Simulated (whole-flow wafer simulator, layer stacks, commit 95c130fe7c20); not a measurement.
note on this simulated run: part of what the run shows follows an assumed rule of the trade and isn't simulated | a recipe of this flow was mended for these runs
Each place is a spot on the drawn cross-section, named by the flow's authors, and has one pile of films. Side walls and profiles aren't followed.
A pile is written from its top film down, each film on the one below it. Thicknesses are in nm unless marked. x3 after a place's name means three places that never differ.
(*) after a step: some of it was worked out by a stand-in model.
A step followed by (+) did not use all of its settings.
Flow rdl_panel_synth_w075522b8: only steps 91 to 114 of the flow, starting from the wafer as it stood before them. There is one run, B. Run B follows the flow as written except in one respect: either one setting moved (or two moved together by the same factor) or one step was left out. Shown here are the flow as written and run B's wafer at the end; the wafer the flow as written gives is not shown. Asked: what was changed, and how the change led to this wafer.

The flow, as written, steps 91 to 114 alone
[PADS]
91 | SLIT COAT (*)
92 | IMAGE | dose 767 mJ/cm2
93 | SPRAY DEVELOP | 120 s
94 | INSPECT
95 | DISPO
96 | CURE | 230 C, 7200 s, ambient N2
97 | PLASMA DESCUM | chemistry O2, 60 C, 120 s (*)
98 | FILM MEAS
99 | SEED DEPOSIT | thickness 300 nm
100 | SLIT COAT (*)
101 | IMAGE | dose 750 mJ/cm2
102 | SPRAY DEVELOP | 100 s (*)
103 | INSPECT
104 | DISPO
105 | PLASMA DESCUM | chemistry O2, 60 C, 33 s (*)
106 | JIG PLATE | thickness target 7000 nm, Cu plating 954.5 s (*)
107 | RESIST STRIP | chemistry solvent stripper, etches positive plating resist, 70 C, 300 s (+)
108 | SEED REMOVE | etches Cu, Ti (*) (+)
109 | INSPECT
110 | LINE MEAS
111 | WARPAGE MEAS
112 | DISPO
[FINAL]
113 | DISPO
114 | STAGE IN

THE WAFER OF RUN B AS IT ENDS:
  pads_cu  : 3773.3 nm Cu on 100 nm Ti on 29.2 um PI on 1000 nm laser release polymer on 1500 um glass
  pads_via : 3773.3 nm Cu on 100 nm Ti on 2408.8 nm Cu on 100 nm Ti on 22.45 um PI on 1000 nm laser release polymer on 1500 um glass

What caused this: step 106, JIG PLATE: Cu plating 525 s was run, while the flow as written has Cu plating 954.5 s.

How this came from the change, step by step:
  106 | JIG PLATE | thickness target 7000 nm, Cu plating 954.5 s (*)
      pads_cu, pads_land: Cu gains 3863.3 (as written it would have been: Cu gains 7023.8)
      pads_via: Cu gains 3863.3 (as written it would have been: Cu gains 8307.4)
